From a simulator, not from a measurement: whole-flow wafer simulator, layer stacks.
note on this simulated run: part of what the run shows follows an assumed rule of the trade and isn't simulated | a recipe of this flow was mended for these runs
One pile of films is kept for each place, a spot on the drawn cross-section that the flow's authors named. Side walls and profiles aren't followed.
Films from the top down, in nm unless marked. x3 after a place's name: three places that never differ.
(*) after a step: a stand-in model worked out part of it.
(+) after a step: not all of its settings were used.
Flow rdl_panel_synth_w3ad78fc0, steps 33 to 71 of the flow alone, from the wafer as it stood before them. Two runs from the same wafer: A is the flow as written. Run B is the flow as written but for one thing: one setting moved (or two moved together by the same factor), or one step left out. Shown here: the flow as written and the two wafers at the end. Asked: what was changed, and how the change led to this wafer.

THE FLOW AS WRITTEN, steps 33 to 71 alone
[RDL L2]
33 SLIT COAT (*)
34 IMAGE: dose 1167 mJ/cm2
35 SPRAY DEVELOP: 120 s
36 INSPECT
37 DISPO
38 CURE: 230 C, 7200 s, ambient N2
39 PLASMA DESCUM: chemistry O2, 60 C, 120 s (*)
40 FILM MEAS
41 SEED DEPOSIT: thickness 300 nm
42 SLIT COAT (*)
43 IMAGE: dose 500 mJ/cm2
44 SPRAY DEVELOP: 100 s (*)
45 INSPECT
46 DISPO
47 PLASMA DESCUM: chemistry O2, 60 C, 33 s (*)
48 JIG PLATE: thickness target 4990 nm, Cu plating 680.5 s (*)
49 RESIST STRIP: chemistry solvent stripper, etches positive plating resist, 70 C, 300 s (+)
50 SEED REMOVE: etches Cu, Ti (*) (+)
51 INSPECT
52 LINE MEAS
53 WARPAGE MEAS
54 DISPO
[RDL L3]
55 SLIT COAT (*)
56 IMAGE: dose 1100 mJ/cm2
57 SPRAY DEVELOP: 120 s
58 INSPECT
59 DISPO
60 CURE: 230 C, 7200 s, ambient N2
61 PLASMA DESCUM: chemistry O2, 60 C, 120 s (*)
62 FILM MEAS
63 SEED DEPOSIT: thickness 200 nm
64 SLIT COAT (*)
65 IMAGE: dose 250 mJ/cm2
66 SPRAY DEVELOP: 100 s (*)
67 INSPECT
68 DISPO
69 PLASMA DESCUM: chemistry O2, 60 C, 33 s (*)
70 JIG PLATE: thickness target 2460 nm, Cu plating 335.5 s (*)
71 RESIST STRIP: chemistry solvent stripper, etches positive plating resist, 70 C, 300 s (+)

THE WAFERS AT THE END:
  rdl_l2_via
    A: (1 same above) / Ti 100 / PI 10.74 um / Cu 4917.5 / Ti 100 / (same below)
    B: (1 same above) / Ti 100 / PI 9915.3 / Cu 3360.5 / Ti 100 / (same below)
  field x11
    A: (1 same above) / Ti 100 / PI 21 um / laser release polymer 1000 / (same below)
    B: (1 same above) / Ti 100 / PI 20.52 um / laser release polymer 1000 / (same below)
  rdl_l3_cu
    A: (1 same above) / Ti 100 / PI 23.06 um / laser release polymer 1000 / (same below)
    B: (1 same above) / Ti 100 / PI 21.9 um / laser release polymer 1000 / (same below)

The cause: step 48, JIG PLATE: Cu plating 468.9 s was run, where the flow has Cu plating 680.5 s.

How the change led to this, step by step:
  48 JIG PLATE: thickness target 4990 nm, Cu plating 680.5 s (*)
      rdl_l2_cu, rdl_l2_land, rdl_l2_via, rdl_l2_rim, rdl_l3_land, rdl_l3_via: A Cu +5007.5 | B Cu +3450.5
  55 SLIT COAT (*)
      rdl_l2_space: A PI +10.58 um | B PI +9320.2
      rdl_l2_via: A PI +10.74 um (new film) | B PI +9915.3 (new film)
      (and at 22 more places)
  64 SLIT COAT (*)
      rdl_l3_cu, rdl_l3_space: A ILINE-POS-THICK-GRADE-A +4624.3 (new film) | B ILINE-POS-THICK-GRADE-A +4515.8 (new film)
      rdl_l2_cu: A ILINE-POS-THICK-GRADE-A +5291.3 (new film) | B ILINE-POS-THICK-GRADE-A +5179.1 (new film)
      (and at 5 more places)
  66 SPRAY DEVELOP: 100 s (*)
      rdl_l3_cu: A ILINE-POS-THICK-GRADE-A -4624.3 (all of it) | B ILINE-POS-THICK-GRADE-A -4515.8 (all of it)
      rdl_l3_land: A ILINE-POS-THICK-GRADE-A -2880.1 (all of it) | B ILINE-POS-THICK-GRADE-A -2981 (all of it)
  71 RESIST STRIP: chemistry solvent stripper, etches positive plating resist, 70 C, 300 s (+)
      rdl_l2_cu: A ILINE-POS-THICK-GRADE-A -5261.6 (all of it) | B ILINE-POS-THICK-GRADE-A -5149.4 (all of it)
      rdl_l2_space: A ILINE-POS-THICK-GRADE-A -5594.9 (all of it) | B ILINE-POS-THICK-GRADE-A -5391.3 (all of it)
      (and at 4 more places)
